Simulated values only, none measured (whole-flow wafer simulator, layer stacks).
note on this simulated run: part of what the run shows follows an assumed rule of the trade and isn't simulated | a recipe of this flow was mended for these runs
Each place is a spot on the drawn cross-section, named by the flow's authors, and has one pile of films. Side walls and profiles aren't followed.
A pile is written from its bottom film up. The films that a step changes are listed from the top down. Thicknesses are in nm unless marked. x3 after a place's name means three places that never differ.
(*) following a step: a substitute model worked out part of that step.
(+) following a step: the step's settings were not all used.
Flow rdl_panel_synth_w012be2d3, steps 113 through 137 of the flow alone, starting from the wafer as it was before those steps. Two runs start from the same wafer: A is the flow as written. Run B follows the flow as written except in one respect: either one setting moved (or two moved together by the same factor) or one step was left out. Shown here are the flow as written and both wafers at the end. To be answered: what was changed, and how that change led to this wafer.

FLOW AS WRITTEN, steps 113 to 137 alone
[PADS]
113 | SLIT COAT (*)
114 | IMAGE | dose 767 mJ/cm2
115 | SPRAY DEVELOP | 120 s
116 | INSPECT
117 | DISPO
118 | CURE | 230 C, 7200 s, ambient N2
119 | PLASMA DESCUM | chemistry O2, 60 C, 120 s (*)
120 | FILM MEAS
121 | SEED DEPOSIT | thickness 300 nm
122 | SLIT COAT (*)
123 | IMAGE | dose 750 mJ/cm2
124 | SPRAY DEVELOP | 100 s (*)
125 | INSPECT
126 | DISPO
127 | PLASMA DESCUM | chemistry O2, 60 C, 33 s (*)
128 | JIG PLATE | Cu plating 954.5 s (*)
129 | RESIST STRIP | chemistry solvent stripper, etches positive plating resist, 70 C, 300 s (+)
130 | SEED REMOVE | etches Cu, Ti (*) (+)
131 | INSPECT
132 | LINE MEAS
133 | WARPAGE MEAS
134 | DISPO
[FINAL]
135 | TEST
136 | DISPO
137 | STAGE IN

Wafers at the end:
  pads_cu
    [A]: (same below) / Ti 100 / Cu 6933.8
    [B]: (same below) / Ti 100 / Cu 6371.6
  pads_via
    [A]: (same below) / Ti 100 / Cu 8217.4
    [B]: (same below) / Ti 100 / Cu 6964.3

Cause: step 128, JIG PLATE: Cu plating 878.1 s was run, while the flow as written has Cu plating 954.5 s.

The path from the change to this, step by step:
  128 | JIG PLATE | Cu plating 954.5 s (*)
      pads_cu, pads_land: A +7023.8 Cu | B +6461.6 Cu
      pads_via: A +8307.4 Cu | B +7054.3 Cu
